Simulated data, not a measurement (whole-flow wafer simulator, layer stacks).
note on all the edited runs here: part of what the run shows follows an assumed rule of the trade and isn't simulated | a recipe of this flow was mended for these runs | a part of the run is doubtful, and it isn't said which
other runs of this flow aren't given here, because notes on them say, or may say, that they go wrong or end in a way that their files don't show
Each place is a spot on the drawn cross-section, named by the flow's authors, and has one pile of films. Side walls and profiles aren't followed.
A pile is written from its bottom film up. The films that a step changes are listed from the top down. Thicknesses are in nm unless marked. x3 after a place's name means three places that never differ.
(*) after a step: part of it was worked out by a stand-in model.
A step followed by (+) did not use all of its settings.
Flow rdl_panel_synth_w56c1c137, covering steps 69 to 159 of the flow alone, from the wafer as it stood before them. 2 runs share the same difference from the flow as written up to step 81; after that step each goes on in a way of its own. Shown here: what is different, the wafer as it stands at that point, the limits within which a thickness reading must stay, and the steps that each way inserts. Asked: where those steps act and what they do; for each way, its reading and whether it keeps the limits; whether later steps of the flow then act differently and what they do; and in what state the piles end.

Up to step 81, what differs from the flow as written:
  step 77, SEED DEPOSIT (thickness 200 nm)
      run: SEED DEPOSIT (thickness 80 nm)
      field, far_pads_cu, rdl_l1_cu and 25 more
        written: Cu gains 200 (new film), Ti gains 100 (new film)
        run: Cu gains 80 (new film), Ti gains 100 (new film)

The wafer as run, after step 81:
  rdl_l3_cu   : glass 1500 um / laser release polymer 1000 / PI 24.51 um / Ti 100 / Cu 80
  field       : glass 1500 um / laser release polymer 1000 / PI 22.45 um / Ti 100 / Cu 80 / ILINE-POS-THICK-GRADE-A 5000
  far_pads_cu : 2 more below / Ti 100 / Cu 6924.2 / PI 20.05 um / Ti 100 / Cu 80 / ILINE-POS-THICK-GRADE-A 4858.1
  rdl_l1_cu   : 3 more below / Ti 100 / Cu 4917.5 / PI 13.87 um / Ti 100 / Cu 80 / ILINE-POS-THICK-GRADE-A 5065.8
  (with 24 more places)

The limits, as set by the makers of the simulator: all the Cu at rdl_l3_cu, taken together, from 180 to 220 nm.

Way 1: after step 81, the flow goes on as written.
  The reading taken after step 81 is 80 nm, which is outside the limits.
  Steps further on in the flow that do not act as written (6 other steps are not shown; they differ only slightly, by no more than 2% or 0.5 nm, whichever is larger):
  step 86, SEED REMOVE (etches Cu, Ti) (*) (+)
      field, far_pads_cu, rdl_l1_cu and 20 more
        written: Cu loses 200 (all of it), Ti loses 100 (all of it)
        way: Cu loses 80 (all of it), Ti loses 100 (all of it)
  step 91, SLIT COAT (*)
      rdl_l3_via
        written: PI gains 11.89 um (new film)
        way: PI gains 11.88 um (new film)
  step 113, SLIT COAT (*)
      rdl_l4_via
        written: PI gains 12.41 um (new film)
        way: PI gains 12.42 um (new film)
  The piles end different from the flow's at rdl_l3_cu, rdl_l3_land, rdl_l3_via, rdl_l4_land, rdl_l4_via by more than 2% or 0.5 nm, whichever is larger.
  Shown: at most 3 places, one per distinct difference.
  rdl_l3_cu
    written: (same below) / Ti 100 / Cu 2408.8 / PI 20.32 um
    way: (same below) / Ti 100 / Cu 2288.8 / PI 20.33 um
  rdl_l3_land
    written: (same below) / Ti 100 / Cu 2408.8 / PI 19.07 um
    way: (same below) / Ti 100 / Cu 2288.8 / PI 19.08 um
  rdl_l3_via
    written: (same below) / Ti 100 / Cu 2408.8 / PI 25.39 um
    way: (same below) / Ti 100 / Cu 2288.8 / PI 25.39 um

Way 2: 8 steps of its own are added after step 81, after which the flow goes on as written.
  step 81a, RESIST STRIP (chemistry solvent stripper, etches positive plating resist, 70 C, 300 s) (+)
      field, rdl_l4_cu, rdl_l4_space and 8 more
        ILINE-POS-THICK-GRADE-A loses 5000 (all of it)
      far_pads_cu
        ILINE-POS-THICK-GRADE-A loses 4858.1 (all of it)
      rdl_l1_cu
        ILINE-POS-THICK-GRADE-A loses 5065.8 (all of it)
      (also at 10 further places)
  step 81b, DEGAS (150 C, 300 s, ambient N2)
      leaves every film unchanged at each place that is followed
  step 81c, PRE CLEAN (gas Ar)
      leaves every film unchanged at each place that is followed
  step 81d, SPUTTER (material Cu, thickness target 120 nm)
      field, far_pads_cu, rdl_l1_cu and 25 more
        Cu gains 120
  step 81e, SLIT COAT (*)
      field, rdl_l4_cu, rdl_l4_space and 10 more
        ILINE-POS-THICK-GRADE-A gains 5000 (new film)
      rdl_l3_cu, rdl_l3_space
        ILINE-POS-THICK-GRADE-A gains 4624.3 (new film)
      far_pads_cu
        ILINE-POS-THICK-GRADE-A gains 4858.1 (new film)
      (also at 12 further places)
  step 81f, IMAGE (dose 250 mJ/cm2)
      leaves every film unchanged at each place that is followed
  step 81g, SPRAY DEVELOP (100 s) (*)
      rdl_l4_land, rdl_l4_via
        ILINE-POS-THICK-GRADE-A loses 5000 (all of it)
      rdl_l3_cu
        ILINE-POS-THICK-GRADE-A loses 4624.3 (all of it)
      rdl_l3_land
        ILINE-POS-THICK-GRADE-A loses 2880.1 (all of it)
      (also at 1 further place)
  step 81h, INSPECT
      leaves every film unchanged at each place that is followed
  The reading taken after step 81h is 200 nm, which is within the limits.
  None of the later steps of the flow acts differently than as written at any place that is followed.
  At every place that both follow, the piles at the end match the flow's.

Inside the limits: way 2. Outside the limits: way 1.
